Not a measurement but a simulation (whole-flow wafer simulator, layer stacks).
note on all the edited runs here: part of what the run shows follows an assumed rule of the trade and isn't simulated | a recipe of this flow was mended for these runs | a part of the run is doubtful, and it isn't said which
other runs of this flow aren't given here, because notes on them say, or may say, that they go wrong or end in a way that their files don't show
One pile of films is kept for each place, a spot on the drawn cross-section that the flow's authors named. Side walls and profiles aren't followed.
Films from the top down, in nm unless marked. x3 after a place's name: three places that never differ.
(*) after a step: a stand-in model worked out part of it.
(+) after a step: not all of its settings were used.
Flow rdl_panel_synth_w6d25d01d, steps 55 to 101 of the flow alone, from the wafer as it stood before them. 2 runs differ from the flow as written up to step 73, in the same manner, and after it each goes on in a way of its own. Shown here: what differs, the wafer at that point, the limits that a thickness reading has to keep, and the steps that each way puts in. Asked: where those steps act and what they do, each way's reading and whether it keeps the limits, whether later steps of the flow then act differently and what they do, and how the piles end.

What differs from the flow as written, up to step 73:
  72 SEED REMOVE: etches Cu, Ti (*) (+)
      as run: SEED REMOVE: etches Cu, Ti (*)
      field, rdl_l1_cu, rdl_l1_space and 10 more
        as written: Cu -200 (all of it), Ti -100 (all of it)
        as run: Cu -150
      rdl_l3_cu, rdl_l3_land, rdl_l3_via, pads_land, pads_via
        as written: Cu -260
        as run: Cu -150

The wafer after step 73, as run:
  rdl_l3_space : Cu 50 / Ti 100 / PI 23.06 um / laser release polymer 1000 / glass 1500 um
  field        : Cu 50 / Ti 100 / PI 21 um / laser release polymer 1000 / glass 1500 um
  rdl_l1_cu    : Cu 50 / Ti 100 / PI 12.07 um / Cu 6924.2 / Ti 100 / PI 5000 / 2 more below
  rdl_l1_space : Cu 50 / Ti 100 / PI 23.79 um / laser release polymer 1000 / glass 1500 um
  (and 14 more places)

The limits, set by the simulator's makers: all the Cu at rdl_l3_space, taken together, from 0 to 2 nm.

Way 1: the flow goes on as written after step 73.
  The reading after step 73: 50 nm, outside the limits.
  Later steps of the flow that act differently than as written:
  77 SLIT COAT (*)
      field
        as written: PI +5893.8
        this way: PI +5878.7 (new film)
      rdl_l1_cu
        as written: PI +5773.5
        this way: PI +5758.5 (new film)
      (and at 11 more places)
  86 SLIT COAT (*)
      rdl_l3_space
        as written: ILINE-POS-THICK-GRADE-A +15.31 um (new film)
        this way: ILINE-POS-THICK-GRADE-A +15.3 um (new film)
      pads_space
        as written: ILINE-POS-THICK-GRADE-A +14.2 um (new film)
        this way: ILINE-POS-THICK-GRADE-A +14.19 um (new film)
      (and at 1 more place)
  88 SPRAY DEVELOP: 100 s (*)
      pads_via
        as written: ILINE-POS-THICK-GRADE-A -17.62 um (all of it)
        this way: ILINE-POS-THICK-GRADE-A -17.63 um (all of it)
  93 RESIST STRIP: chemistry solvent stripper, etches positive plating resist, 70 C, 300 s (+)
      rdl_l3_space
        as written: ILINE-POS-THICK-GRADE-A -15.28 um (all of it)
        this way: ILINE-POS-THICK-GRADE-A -15.27 um (all of it)
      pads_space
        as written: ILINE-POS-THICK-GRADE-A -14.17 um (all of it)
        this way: ILINE-POS-THICK-GRADE-A -14.16 um (all of it)
  At the end the piles differ from the flow's by more than 2% or 0.5 nm, whichever is larger, at field, rdl_l1_cu, rdl_l1_space and 15 more.
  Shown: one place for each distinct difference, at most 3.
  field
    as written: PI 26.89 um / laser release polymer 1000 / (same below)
    this way: PI 5878.7 / Cu 50 / Ti 100 / PI 21 um / laser release polymer 1000 / (same below)
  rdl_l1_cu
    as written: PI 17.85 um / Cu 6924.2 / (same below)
    this way: PI 5758.5 / Cu 50 / Ti 100 / PI 12.07 um / Cu 6924.2 / (same below)
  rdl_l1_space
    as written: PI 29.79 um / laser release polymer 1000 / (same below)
    this way: PI 5981.5 / Cu 50 / Ti 100 / PI 23.79 um / laser release polymer 1000 / (same below)

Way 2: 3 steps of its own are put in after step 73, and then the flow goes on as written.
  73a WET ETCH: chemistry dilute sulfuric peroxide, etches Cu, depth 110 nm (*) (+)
      field, rdl_l1_cu, rdl_l1_space and 10 more
        Cu -50 (all of it)
      rdl_l3_cu, rdl_l3_land, rdl_l3_via, pads_land, pads_via
        Cu -110
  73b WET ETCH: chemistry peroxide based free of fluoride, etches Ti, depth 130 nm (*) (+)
      field, rdl_l1_cu, rdl_l1_space and 10 more
        Ti -100 (all of it)
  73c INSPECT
      changes no film at any place that is followed
  The reading after step 73c: 0 nm, within the limits.
  Later steps of the flow that act differently than as written:
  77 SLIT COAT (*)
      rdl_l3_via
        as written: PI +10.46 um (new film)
        this way: PI +10.37 um (new film)
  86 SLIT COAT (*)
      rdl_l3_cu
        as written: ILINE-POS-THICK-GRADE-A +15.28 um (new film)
        this way: ILINE-POS-THICK-GRADE-A +15.25 um (new film)
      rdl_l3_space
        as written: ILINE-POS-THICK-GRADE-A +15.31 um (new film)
        this way: ILINE-POS-THICK-GRADE-A +15.28 um (new film)
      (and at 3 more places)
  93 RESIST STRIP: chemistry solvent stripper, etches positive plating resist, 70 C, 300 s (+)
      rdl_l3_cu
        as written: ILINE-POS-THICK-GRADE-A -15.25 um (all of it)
        this way: ILINE-POS-THICK-GRADE-A -15.22 um (all of it)
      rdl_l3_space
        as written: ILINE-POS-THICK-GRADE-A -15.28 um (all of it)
        this way: ILINE-POS-THICK-GRADE-A -15.25 um (all of it)
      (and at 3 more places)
  At the end the piles differ from the flow's only slightly at the places that both follow, by at most 2% or 0.5 nm, whichever is larger.

Within the limits: way 2. Outside them: way 1.
